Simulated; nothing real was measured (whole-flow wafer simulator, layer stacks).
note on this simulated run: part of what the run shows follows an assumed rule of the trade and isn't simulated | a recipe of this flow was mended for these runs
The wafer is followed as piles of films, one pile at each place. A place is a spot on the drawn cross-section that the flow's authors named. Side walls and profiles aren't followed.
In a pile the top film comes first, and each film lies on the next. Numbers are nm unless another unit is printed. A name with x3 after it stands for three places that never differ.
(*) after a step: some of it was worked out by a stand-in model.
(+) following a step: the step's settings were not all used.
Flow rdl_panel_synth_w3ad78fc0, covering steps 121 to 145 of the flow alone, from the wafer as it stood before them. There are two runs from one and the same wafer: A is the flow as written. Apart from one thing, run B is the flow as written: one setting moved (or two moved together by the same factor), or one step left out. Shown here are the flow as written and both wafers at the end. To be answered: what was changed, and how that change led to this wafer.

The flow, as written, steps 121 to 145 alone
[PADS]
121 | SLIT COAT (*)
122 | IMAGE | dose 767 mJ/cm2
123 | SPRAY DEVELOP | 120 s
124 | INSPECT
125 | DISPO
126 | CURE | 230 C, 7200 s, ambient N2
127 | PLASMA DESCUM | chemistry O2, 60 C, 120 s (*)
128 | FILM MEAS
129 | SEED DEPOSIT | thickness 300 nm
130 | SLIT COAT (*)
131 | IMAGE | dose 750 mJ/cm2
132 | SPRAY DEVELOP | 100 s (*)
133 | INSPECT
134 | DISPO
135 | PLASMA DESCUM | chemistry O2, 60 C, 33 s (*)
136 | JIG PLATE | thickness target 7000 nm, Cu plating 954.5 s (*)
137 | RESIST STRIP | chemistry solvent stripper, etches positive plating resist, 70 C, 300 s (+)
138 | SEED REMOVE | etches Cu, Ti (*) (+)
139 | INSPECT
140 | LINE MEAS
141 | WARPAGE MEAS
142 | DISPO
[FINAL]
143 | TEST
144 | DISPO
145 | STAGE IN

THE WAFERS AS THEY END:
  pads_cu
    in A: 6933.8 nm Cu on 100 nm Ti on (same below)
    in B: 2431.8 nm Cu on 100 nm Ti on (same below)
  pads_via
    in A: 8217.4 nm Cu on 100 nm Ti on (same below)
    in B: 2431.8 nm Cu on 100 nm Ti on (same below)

Cause: step 136, JIG PLATE: Cu plating 342.7 s was run, whereas the flow has Cu plating 954.5 s.

How this came from the change, step by step:
  136 | JIG PLATE | thickness target 7000 nm, Cu plating 954.5 s (*)
      pads_cu, pads_land: A Cu gains 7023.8 | B Cu gains 2521.8
      pads_via: A Cu gains 8307.4 | B Cu gains 2521.8
